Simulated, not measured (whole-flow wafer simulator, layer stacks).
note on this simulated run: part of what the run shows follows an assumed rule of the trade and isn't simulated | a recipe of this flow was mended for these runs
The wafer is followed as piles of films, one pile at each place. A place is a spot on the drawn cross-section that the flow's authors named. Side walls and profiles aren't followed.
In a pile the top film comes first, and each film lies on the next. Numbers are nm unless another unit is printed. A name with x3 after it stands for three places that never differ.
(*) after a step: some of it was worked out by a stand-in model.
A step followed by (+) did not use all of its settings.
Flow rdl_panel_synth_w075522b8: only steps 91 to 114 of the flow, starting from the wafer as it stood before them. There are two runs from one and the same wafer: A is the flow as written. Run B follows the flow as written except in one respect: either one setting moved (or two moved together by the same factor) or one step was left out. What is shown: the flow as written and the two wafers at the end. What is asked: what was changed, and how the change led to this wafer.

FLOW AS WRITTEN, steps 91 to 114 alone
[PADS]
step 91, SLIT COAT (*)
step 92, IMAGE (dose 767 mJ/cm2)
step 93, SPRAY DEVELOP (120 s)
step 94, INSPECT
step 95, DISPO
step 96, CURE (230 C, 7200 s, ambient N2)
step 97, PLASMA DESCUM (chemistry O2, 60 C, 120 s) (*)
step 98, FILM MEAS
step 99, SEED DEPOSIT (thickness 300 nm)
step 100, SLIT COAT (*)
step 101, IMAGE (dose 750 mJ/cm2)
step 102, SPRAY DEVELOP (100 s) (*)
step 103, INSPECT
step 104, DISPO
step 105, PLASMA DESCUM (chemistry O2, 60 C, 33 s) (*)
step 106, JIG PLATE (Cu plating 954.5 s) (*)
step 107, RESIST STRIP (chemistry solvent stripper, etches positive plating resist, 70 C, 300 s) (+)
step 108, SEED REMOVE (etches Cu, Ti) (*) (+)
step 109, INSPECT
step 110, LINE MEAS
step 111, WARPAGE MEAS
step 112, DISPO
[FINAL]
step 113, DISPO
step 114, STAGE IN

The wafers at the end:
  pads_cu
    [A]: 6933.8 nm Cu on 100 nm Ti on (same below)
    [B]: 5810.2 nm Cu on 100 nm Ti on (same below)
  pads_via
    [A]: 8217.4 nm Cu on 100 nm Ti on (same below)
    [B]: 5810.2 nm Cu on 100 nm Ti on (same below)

What caused this: step 106, JIG PLATE: Cu plating 801.8 s was run, whereas the flow has Cu plating 954.5 s.

Step by step, how the change led to this:
  step 106, JIG PLATE (Cu plating 954.5 s) (*)
      pads_cu, pads_land: A Cu gains 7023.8 | B Cu gains 5900.2
      pads_via: A Cu gains 8307.4 | B Cu gains 5900.2
